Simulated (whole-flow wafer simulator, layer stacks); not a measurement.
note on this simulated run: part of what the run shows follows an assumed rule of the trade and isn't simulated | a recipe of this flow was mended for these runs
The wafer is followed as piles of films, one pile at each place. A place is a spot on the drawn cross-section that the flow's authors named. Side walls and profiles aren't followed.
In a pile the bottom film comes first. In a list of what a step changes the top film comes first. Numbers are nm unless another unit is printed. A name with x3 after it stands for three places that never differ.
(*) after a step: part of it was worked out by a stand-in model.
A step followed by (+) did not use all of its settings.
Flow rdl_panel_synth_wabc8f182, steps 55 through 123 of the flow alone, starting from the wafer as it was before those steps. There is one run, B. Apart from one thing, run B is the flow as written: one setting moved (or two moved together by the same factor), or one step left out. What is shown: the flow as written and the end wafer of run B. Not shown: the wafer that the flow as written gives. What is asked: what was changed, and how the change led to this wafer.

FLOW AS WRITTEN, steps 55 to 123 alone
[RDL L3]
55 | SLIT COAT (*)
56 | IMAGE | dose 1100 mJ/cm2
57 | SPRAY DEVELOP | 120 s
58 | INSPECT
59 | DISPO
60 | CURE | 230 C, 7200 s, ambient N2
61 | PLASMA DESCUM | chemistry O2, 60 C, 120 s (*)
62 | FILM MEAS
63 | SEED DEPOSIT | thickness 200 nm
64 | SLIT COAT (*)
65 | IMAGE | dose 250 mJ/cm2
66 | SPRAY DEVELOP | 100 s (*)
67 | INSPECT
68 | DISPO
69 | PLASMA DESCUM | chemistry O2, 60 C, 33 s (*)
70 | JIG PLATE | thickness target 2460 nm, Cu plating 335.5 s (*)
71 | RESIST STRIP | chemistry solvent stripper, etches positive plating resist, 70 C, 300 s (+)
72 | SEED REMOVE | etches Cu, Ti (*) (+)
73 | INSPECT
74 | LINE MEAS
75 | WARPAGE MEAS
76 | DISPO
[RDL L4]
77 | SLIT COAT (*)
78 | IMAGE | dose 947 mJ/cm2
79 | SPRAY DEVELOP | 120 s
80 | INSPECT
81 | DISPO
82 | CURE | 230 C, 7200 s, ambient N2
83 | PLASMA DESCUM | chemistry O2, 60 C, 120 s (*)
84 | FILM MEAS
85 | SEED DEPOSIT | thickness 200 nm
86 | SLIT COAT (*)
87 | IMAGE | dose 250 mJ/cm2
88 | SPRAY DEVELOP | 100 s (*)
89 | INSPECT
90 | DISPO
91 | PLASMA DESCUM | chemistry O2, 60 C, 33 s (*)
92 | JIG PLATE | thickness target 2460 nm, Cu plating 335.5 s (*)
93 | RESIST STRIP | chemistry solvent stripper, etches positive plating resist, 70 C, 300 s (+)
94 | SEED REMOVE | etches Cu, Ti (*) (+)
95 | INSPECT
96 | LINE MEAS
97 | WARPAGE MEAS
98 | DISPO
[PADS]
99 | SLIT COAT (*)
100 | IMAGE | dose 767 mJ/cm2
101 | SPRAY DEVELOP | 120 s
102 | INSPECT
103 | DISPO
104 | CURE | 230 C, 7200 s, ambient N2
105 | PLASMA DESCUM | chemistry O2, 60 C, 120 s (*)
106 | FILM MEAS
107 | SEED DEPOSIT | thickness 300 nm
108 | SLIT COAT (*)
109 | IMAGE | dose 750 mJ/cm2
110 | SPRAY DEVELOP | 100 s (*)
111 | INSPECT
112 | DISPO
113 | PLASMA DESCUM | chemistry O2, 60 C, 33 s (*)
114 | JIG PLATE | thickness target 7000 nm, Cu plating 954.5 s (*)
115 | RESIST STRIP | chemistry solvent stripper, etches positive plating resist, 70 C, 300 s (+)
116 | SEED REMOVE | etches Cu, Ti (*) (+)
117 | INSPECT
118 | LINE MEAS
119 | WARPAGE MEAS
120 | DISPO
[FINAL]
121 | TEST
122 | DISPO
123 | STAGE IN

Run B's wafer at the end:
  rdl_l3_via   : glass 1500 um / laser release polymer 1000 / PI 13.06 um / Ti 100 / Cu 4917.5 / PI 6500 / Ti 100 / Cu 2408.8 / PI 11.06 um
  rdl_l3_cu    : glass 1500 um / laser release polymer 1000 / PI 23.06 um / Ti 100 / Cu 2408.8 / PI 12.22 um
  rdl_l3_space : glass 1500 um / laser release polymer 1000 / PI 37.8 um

Cause: step 57, SPRAY DEVELOP: 120 s, was omitted.

How this came from the change, step by step:
  64 | SLIT COAT (*)
      rdl_l3_cu, rdl_l3_space: ILINE-POS-THICK-GRADE-A gains 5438 (new film) (as written it would have been: ILINE-POS-THICK-GRADE-A gains 4624.3 (new film))
      rdl_l2_rim: ILINE-POS-THICK-GRADE-A gains 4816.6 (new film) (as written it would have been: ILINE-POS-THICK-GRADE-A gains 3695.4 (new film))
      (also at 2 further places)
  66 | SPRAY DEVELOP | 100 s (*)
      rdl_l3_cu: ILINE-POS-THICK-GRADE-A loses 5438 (all of it) (as written it would have been: ILINE-POS-THICK-GRADE-A loses 4624.3 (all of it))
      rdl_l3_land: ILINE-POS-THICK-GRADE-A loses 4579.7 (all of it) (as written it would have been: ILINE-POS-THICK-GRADE-A loses 2880.1 (all of it))
      (also at 1 further place)
  71 | RESIST STRIP | chemistry solvent stripper, etches positive plating resist, 70 C, 300 s (+)
      rdl_l3_space: ILINE-POS-THICK-GRADE-A loses 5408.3 (all of it) (as written it would have been: ILINE-POS-THICK-GRADE-A loses 4594.6 (all of it))
      rdl_l2_rim: ILINE-POS-THICK-GRADE-A loses 4786.9 (all of it) (as written it would have been: ILINE-POS-THICK-GRADE-A loses 3665.7 (all of it))
  77 | SLIT COAT (*)
      rdl_l3_via: PI gains 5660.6 (new film) (as written it would have been: PI gains 11.89 um (new film))
      rdl_l3_land: PI gains 5612.1 (new film) (as written it would have been: PI gains 5476.5 (new film))
  86 | SLIT COAT (*)
      rdl_l3_via: ILINE-POS-THICK-GRADE-A gains 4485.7 (new film) (as written it would have been: ILINE-POS-THICK-GRADE-A gains 4627.8 (new film))
  93 | RESIST STRIP | chemistry solvent stripper, etches positive plating resist, 70 C, 300 s (+)
      rdl_l3_via: ILINE-POS-THICK-GRADE-A loses 4456 (all of it) (as written it would have been: ILINE-POS-THICK-GRADE-A loses 4598.1 (all of it))
  99 | SLIT COAT (*)
      rdl_l3_via: PI gains 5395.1 (as written it would have been: PI gains 5534.5)
  108 | SLIT COAT (*)
      rdl_l3_cu: ILINE-POS-THICK-GRADE-A gains 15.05 um (new film) (as written it would have been: ILINE-POS-THICK-GRADE-A gains 15.04 um (new film))
      rdl_l3_space: ILINE-POS-THICK-GRADE-A gains 15.04 um (new film) (as written it would have been: ILINE-POS-THICK-GRADE-A gains 15.03 um (new film))
      (also at 3 further places)
  115 | RESIST STRIP | chemistry solvent stripper, etches positive plating resist, 70 C, 300 s (+)
      rdl_l3_cu: ILINE-POS-THICK-GRADE-A loses 15.02 um (all of it) (as written it would have been: ILINE-POS-THICK-GRADE-A loses 15.01 um (all of it))
      rdl_l3_space: ILINE-POS-THICK-GRADE-A loses 15.01 um (all of it) (as written it would have been: ILINE-POS-THICK-GRADE-A loses 15 um (all of it))
      (also at 3 further places)
If metal films that touch count as one body, rdl_l3_via has 2 bodies (between them, from the top down: PI 6500); the flow as written gives 1 body.
